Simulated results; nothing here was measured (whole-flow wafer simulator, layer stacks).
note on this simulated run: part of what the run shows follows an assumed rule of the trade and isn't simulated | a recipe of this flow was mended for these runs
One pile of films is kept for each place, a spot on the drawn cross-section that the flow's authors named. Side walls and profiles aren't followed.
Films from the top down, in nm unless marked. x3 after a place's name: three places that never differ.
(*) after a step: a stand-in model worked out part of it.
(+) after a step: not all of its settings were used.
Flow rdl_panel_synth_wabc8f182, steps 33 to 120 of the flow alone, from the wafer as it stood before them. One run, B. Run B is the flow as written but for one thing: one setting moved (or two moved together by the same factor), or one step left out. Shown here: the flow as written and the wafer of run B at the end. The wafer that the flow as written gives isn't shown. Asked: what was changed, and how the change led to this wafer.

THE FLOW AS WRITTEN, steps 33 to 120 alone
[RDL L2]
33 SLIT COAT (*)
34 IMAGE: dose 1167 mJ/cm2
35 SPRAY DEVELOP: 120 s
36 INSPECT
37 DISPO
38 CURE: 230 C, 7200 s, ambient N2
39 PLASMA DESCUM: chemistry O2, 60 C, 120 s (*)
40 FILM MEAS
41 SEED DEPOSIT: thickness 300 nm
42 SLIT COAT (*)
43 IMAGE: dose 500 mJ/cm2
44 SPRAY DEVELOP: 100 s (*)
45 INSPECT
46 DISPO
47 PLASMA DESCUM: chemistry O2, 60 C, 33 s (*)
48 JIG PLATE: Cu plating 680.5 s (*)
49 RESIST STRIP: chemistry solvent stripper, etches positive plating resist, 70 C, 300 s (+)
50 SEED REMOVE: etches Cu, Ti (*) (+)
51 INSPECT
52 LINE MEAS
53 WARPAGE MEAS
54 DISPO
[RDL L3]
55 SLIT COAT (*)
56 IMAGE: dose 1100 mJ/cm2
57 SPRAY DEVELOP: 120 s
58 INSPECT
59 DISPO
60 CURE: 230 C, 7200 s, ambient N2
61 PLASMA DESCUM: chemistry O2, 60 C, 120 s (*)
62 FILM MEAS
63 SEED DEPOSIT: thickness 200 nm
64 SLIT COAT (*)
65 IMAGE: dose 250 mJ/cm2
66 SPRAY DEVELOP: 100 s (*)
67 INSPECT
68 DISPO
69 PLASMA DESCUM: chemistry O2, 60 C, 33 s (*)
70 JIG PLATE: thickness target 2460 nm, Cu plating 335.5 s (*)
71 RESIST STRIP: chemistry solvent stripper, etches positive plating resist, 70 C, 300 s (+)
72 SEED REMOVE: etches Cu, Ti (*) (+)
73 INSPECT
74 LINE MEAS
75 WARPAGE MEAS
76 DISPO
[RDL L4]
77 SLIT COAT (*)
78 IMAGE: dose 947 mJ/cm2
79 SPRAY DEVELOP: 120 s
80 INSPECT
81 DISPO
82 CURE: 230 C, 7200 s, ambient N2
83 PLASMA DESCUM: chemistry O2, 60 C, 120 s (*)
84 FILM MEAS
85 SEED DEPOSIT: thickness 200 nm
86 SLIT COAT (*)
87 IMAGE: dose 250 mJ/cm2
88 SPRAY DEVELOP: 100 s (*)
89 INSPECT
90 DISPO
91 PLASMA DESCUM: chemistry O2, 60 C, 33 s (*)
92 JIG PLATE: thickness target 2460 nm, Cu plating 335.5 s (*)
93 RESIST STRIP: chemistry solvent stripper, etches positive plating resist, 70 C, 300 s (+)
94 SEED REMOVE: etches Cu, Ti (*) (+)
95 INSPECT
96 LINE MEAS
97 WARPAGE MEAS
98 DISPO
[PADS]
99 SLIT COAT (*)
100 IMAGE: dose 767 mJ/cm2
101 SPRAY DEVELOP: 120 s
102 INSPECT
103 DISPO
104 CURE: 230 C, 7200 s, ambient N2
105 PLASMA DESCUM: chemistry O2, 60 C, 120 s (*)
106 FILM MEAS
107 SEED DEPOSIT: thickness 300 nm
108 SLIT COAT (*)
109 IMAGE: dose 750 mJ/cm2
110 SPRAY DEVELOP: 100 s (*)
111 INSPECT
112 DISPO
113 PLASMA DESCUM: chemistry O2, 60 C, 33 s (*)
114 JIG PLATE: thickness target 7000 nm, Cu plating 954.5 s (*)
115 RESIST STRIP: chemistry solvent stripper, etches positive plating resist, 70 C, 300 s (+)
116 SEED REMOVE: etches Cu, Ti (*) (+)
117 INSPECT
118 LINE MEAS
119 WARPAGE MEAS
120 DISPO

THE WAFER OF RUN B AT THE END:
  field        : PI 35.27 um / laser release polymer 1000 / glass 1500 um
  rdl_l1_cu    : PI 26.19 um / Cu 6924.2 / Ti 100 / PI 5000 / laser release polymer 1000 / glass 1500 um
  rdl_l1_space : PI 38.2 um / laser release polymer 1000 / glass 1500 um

The cause: step 48, JIG PLATE: Cu plating 789.4 s was run, where the flow has Cu plating 680.5 s.

How the change led to this, step by step:
  48 JIG PLATE: Cu plating 680.5 s (*)
      rdl_l2_cu, rdl_l2_land, rdl_l2_via, rdl_l2_rim, rdl_l3_land, rdl_l3_via: Cu +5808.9 (as written it would be: Cu +5007.5)
  55 SLIT COAT (*)
      rdl_l3_cu, rdl_l3_space: PI +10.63 um (as written it would be: PI +9998.1)
      field, rdl_l4_cu, rdl_l4_space and 6 more: PI +8196.6 (as written it would be: PI +7936.4)
      (and at 7 more places)
  64 SLIT COAT (*)
      rdl_l1_rim: ILINE-POS-THICK-GRADE-A +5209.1 (new film) (as written it would be: ILINE-POS-THICK-GRADE-A +5077.5 (new film))
      rdl_l2_via: ILINE-POS-THICK-GRADE-A +4141.9 (new film) (as written it would be: ILINE-POS-THICK-GRADE-A +4385.9 (new film))
  71 RESIST STRIP: chemistry solvent stripper, etches positive plating resist, 70 C, 300 s (+)
      rdl_l1_rim: ILINE-POS-THICK-GRADE-A -5179.4 (all of it) (as written it would be: ILINE-POS-THICK-GRADE-A -5047.8 (all of it))
      rdl_l2_via: ILINE-POS-THICK-GRADE-A -4112.2 (all of it) (as written it would be: ILINE-POS-THICK-GRADE-A -4356.2 (all of it))
  77 SLIT COAT (*)
      rdl_l2_via: PI +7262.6 (as written it would be: PI +7515)
      rdl_l3_via: PI +11.78 um (new film) (as written it would be: PI +11.89 um (new film))
  86 SLIT COAT (*)
      rdl_l2_via: ILINE-POS-THICK-GRADE-A +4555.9 (new film) (as written it would be: ILINE-POS-THICK-GRADE-A +4655.1 (new film))
  93 RESIST STRIP: chemistry solvent stripper, etches positive plating resist, 70 C, 300 s (+)
      rdl_l2_via: ILINE-POS-THICK-GRADE-A -4526.2 (all of it) (as written it would be: ILINE-POS-THICK-GRADE-A -4625.4 (all of it))
  108 SLIT COAT (*)
      rdl_l2_cu, rdl_l2_space: ILINE-POS-THICK-GRADE-A +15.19 um (new film) (as written it would be: ILINE-POS-THICK-GRADE-A +15.16 um (new film))
      rdl_l2_land: ILINE-POS-THICK-GRADE-A +14.81 um (new film) (as written it would be: ILINE-POS-THICK-GRADE-A +14.84 um (new film))
      (and at 5 more places)
  115 RESIST STRIP: chemistry solvent stripper, etches positive plating resist, 70 C, 300 s (+)
      rdl_l2_cu, rdl_l2_space: ILINE-POS-THICK-GRADE-A -15.16 um (all of it) (as written it would be: ILINE-POS-THICK-GRADE-A -15.13 um (all of it))
      rdl_l2_land: ILINE-POS-THICK-GRADE-A -14.78 um (all of it) (as written it would be: ILINE-POS-THICK-GRADE-A -14.81 um (all of it))
      (and at 5 more places)
